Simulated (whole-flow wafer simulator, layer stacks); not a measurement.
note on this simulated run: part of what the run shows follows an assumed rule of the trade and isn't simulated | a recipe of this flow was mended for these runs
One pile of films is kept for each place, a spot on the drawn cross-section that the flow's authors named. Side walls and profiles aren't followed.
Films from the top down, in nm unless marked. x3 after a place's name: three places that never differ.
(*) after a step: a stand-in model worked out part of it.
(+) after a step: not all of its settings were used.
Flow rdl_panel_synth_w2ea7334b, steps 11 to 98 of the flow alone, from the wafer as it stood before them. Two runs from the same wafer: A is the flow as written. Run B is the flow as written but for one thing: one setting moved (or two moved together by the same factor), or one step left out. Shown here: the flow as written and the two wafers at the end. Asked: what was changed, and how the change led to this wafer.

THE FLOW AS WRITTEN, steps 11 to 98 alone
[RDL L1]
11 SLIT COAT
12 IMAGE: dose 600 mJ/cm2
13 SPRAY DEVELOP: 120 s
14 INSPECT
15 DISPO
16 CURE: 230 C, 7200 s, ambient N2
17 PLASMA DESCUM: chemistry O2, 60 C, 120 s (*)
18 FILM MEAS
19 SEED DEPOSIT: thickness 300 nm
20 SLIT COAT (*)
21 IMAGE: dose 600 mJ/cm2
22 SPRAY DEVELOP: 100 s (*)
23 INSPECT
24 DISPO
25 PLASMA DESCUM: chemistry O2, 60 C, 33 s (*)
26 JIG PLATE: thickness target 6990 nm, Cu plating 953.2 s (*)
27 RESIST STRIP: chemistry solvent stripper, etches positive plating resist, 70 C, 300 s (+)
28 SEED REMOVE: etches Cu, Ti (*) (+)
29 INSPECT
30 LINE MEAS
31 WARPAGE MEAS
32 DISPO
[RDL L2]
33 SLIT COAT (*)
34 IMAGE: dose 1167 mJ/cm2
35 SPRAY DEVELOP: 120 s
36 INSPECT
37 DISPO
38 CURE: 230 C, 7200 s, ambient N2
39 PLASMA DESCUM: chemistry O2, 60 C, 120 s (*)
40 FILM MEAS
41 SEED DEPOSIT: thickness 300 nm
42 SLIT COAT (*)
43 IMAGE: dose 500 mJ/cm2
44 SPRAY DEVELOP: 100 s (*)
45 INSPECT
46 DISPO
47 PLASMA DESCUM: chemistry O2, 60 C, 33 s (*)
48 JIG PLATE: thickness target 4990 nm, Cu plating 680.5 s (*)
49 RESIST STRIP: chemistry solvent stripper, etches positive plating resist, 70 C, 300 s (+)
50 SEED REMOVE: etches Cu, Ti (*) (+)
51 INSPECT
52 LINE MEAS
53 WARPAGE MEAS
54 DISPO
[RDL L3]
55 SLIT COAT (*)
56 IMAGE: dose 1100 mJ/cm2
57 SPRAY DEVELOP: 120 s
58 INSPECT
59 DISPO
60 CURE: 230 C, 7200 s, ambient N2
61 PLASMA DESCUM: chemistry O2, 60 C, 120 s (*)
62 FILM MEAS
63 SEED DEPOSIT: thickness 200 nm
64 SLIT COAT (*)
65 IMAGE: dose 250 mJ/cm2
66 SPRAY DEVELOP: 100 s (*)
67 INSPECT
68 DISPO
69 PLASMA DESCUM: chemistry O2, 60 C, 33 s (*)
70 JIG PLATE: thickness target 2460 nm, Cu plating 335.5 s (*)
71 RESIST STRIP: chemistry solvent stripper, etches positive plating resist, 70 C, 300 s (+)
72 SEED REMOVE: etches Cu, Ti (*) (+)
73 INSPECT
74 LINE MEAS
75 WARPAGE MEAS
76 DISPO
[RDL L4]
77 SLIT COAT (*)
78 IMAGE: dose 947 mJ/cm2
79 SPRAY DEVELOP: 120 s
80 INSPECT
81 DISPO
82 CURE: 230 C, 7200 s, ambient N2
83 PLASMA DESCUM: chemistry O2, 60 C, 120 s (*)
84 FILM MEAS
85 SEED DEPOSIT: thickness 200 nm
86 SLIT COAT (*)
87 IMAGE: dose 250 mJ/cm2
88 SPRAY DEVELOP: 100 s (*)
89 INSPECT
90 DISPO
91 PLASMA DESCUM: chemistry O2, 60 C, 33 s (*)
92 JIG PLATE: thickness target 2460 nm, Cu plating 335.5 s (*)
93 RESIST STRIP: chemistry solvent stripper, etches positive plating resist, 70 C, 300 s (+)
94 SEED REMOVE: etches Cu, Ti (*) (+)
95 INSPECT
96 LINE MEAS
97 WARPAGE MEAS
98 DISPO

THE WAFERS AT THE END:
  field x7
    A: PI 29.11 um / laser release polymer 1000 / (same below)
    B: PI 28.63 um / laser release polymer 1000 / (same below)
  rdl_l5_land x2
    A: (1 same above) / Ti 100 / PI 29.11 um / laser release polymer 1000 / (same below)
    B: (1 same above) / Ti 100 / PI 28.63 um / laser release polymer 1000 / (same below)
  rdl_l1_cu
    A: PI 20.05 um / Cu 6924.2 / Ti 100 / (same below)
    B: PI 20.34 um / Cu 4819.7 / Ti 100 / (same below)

The cause: step 26, JIG PLATE: Cu plating 667.2 s was run, where the flow has Cu plating 953.2 s.

How the change led to this, step by step:
  26 JIG PLATE: thickness target 6990 nm, Cu plating 953.2 s (*)
      rdl_l1_cu, rdl_l1_via, rdl_l1_rim, rdl_l2_land, rdl_l2_via: A Cu +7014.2 | B Cu +4909.7
  33 SLIT COAT (*)
      rdl_l1_space: A PI +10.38 um | B PI +8988.7
      field x7, rdl_l3_cu, rdl_l3_space and 9 more: A PI +8062.5 | B PI +7578.7
      (and at 5 more places)
  42 SLIT COAT (*)
      rdl_l2_cu, rdl_l2_space: A ILINE-POS-THICK-GRADE-A +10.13 um (new film) | B ILINE-POS-THICK-GRADE-A +9871.9 (new film)
      rdl_l1_space: A ILINE-POS-THICK-GRADE-A +10.52 um (new film) | B ILINE-POS-THICK-GRADE-A +10.23 um (new film)
      (and at 3 more places)
  44 SPRAY DEVELOP: 100 s (*)
      rdl_l2_cu: A ILINE-POS-THICK-GRADE-A -10.13 um (all of it) | B ILINE-POS-THICK-GRADE-A -9871.9 (all of it)
      rdl_l2_land: A ILINE-POS-THICK-GRADE-A -7139.5 (all of it) | B ILINE-POS-THICK-GRADE-A -7430.4 (all of it)
      (and at 1 more place)
  49 RESIST STRIP: chemistry solvent stripper, etches positive plating resist, 70 C, 300 s (+)
      rdl_l2_space: A ILINE-POS-THICK-GRADE-A -10.1 um (all of it) | B ILINE-POS-THICK-GRADE-A -9842.2 (all of it)
      rdl_l1_space: A ILINE-POS-THICK-GRADE-A -10.49 um (all of it) | B ILINE-POS-THICK-GRADE-A -10.2 um (all of it)
      (and at 1 more place)
  55 SLIT COAT (*)
      rdl_l1_space: A PI +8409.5 | B PI +8153.9
      rdl_l1_via: A PI +8010.4 | B PI +8239.9
      (and at 4 more places)
  64 SLIT COAT (*)
      rdl_l1_space: A ILINE-POS-THICK-GRADE-A +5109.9 (new film) | B ILINE-POS-THICK-GRADE-A +4990.8 (new film)
      rdl_l1_via: A ILINE-POS-THICK-GRADE-A +4989.6 (new film) | B ILINE-POS-THICK-GRADE-A +5118.1 (new film)
      (and at 3 more places)
  71 RESIST STRIP: chemistry solvent stripper, etches positive plating resist, 70 C, 300 s (+)
      rdl_l1_space: A ILINE-POS-THICK-GRADE-A -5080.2 (all of it) | B ILINE-POS-THICK-GRADE-A -4961.1 (all of it)
      rdl_l1_via: A ILINE-POS-THICK-GRADE-A -4959.9 (all of it) | B ILINE-POS-THICK-GRADE-A -5088.4 (all of it)
      (and at 3 more places)
